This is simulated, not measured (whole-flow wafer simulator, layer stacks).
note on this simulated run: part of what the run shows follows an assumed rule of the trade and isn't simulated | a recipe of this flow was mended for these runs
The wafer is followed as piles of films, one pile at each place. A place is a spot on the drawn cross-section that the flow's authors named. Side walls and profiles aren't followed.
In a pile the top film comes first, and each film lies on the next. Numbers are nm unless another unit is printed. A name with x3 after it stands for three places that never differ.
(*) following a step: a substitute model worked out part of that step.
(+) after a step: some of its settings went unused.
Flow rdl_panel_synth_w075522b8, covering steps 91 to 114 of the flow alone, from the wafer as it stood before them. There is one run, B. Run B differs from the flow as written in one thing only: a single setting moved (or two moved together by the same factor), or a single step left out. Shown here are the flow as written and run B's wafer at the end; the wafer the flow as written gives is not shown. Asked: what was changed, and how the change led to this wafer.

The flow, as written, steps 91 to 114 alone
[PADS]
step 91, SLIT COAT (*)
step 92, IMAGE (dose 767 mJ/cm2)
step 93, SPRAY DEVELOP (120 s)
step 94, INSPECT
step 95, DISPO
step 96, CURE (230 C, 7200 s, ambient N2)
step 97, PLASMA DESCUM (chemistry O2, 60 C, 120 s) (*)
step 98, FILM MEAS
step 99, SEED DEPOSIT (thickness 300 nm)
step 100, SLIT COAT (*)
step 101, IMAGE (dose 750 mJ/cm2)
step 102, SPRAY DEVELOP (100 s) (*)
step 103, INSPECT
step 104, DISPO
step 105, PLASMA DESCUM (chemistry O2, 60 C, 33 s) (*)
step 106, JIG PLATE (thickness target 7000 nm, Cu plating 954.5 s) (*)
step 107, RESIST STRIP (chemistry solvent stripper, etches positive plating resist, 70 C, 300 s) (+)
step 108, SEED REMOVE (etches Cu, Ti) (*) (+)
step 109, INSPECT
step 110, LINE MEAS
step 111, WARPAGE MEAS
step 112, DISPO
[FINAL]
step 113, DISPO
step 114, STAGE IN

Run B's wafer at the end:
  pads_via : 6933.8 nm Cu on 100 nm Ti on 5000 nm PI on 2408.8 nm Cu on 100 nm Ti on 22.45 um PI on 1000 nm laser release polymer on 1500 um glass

What caused this: step 93, SPRAY DEVELOP: 120 s, was not run.

How this came from the change, step by step:
  step 100, SLIT COAT (*)
      pads_cu: +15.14 um ILINE-POS-THICK-GRADE-A (new film) (as written it would have been: +13.68 um ILINE-POS-THICK-GRADE-A (new film))
      pads_space: +15.4 um ILINE-POS-THICK-GRADE-A (new film) (as written it would have been: +14.2 um ILINE-POS-THICK-GRADE-A (new film))
      (and at 2 other places as well)
  step 102, SPRAY DEVELOP (100 s) (*)
      pads_cu: -15.14 um ILINE-POS-THICK-GRADE-A (all of it) (as written it would have been: -13.68 um ILINE-POS-THICK-GRADE-A (all of it))
      pads_land: -14.77 um ILINE-POS-THICK-GRADE-A (all of it) (as written it would have been: -13.11 um ILINE-POS-THICK-GRADE-A (all of it))
      (and at 1 other place as well)
  step 106, JIG PLATE (thickness target 7000 nm, Cu plating 954.5 s) (*)
      pads_via: +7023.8 Cu (as written it would have been: +8307.4 Cu)
  step 107, RESIST STRIP (chemistry solvent stripper, etches positive plating resist, 70 C, 300 s) (+)
      pads_space: -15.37 um ILINE-POS-THICK-GRADE-A (all of it) (as written it would have been: -14.17 um ILINE-POS-THICK-GRADE-A (all of it))
Taking metal films that touch as one body, pads_via has 2 bodies (between them, from the top down: PI 5000); the flow as written gives 1 body.
